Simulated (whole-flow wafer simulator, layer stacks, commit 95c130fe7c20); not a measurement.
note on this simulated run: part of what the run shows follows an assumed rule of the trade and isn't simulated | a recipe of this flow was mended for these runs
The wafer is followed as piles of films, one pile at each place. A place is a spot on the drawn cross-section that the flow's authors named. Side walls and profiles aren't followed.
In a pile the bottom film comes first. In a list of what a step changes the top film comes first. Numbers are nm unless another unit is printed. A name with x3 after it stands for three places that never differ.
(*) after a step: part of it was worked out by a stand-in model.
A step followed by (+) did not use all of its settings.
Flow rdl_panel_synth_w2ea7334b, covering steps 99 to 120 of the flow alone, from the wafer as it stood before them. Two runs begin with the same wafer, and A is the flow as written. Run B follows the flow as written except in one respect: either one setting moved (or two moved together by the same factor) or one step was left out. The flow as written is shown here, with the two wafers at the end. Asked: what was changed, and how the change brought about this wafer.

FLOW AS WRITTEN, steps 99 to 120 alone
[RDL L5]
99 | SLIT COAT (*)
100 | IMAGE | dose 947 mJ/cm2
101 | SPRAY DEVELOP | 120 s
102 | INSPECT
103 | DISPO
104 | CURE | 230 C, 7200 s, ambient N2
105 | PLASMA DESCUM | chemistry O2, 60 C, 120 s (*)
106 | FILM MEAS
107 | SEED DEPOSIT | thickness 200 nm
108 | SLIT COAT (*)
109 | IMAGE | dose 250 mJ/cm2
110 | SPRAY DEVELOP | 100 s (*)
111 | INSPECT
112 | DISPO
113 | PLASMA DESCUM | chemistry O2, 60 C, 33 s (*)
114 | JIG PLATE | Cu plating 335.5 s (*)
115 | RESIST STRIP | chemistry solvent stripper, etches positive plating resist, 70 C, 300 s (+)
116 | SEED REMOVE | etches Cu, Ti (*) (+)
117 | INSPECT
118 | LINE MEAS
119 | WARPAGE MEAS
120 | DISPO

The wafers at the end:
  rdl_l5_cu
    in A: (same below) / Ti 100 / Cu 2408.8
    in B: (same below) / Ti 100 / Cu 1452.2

What caused this: step 114, JIG PLATE: Cu plating 205.5 s was run, while the flow as written has Cu plating 335.5 s.

How this came from the change, step by step:
  114 | JIG PLATE | Cu plating 335.5 s (*)
      rdl_l5_cu, rdl_l5_land, rdl_l5_via, pads_land x2: A Cu gains 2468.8 | B Cu gains 1512.2
